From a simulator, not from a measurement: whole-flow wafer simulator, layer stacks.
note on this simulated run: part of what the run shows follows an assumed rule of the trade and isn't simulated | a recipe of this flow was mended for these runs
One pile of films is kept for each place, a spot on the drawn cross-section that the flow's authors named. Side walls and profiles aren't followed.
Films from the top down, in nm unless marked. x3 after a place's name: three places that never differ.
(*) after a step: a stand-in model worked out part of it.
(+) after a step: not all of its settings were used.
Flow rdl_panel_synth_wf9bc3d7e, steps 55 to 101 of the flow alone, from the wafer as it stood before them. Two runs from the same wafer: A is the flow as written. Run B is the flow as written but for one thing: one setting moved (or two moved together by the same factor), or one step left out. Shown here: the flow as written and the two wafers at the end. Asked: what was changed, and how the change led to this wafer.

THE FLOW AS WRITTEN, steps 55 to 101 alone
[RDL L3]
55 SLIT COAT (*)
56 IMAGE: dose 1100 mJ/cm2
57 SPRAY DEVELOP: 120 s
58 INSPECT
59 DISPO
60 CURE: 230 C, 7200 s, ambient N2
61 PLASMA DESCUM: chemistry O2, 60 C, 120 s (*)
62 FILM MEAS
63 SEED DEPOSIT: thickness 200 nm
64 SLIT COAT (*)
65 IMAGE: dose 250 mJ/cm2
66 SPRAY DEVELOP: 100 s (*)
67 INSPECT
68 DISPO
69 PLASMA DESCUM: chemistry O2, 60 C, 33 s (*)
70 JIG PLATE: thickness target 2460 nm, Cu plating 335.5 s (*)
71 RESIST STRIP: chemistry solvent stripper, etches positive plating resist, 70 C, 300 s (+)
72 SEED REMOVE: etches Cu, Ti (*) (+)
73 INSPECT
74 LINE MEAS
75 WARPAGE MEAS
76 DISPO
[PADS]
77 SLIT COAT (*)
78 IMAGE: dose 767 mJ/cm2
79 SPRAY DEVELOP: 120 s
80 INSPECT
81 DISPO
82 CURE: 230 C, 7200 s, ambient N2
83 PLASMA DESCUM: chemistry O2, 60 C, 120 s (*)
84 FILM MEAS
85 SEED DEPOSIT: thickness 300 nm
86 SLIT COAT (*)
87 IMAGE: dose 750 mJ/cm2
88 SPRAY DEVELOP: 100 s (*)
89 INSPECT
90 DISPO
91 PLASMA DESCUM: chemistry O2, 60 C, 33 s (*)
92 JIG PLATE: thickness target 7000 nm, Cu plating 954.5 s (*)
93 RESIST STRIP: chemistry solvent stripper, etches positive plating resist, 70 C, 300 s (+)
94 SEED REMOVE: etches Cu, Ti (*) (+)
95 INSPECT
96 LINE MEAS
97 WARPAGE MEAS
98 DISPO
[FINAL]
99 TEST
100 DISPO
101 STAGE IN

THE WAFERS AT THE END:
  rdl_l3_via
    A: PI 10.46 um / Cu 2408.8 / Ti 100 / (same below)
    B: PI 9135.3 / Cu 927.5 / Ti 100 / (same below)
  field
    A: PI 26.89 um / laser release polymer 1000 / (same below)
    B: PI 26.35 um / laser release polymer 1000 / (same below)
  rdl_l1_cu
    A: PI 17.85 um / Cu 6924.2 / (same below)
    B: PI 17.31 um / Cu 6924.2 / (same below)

The cause: step 70, JIG PLATE: Cu plating 134.2 s was run, where the flow has Cu plating 335.5 s.

How the change led to this, step by step:
  70 JIG PLATE: thickness target 2460 nm, Cu plating 335.5 s (*)
      rdl_l3_cu, rdl_l3_land, rdl_l3_via, pads_land, pads_via: A Cu +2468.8 | B Cu +987.5
  77 SLIT COAT (*)
      rdl_l3_via: A PI +10.46 um (new film) | B PI +9135.3 (new film)
      field: A PI +5893.8 | B PI +5354.3
      (and at 14 more places)
  86 SLIT COAT (*)
      rdl_l2_cu: A ILINE-POS-THICK-GRADE-A +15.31 um (new film) | B ILINE-POS-THICK-GRADE-A +15.32 um (new film)
      rdl_l2_space: A ILINE-POS-THICK-GRADE-A +15.33 um (new film) | B ILINE-POS-THICK-GRADE-A +15.34 um (new film)
      (and at 10 more places)
  88 SPRAY DEVELOP: 100 s (*)
      pads_cu: A ILINE-POS-THICK-GRADE-A -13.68 um (all of it) | B ILINE-POS-THICK-GRADE-A -13.6 um (all of it)
      pads_land: A ILINE-POS-THICK-GRADE-A -13.11 um (all of it) | B ILINE-POS-THICK-GRADE-A -13.24 um (all of it)
      (and at 1 more place)
  92 JIG PLATE: thickness target 7000 nm, Cu plating 954.5 s (*)
      pads_via: A Au/Ni/Cu +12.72 um (new film) | B Au/Ni/Cu +12.92 um (new film)
  93 RESIST STRIP: chemistry solvent stripper, etches positive plating resist, 70 C, 300 s (+)
      rdl_l2_cu: A ILINE-POS-THICK-GRADE-A -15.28 um (all of it) | B ILINE-POS-THICK-GRADE-A -15.29 um (all of it)
      rdl_l2_space: A ILINE-POS-THICK-GRADE-A -15.3 um (all of it) | B ILINE-POS-THICK-GRADE-A -15.31 um (all of it)
      (and at 7 more places)
